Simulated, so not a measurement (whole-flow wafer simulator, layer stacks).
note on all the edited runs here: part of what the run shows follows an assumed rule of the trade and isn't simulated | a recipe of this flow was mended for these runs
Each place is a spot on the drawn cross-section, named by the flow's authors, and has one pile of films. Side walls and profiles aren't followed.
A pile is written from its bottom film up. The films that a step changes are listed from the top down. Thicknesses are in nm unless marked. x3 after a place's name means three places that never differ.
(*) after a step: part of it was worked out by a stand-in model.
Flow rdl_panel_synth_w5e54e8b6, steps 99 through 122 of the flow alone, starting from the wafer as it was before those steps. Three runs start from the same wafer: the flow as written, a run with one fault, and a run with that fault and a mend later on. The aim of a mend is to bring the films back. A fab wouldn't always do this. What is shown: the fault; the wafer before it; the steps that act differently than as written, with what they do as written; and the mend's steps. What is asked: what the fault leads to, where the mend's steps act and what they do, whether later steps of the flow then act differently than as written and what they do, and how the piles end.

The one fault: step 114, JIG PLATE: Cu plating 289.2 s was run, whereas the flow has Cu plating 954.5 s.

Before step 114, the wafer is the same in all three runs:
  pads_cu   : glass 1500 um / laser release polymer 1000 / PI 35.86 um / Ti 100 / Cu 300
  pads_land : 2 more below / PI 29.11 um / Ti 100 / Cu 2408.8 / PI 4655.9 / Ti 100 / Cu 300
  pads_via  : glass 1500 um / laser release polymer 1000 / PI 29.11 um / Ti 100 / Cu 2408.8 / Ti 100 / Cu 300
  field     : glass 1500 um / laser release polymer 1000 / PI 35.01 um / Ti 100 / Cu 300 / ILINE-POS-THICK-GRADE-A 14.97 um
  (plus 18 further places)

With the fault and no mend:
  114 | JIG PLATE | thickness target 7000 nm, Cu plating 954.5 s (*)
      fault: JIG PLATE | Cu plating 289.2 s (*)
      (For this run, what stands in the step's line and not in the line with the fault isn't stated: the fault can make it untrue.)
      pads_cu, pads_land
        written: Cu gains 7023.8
        fault: Cu gains 2128.1
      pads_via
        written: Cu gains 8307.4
        fault: Cu gains 2128.1
  Every later step of the flow that is run acts as written at every place that is followed.
  By the end, the piles at pads_cu, pads_land, pads_via depart from the flow's by more than 2% or 0.5 nm, whichever is larger.
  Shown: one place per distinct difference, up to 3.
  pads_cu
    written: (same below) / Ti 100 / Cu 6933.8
    fault: (same below) / Ti 100 / Cu 2038.1
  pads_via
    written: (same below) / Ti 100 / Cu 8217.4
    fault: (same below) / Ti 100 / Cu 2038.1

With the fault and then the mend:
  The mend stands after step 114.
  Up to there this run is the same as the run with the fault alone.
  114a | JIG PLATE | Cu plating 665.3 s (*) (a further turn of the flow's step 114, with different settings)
      pads_cu, pads_land
        Cu gains 4895.7
      pads_via
        Cu gains 6179.3
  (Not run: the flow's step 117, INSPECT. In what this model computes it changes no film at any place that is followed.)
  Every later step of the flow that is run acts as written at every place that is followed.
  The piles end the same as the flow's at every place that both follow.
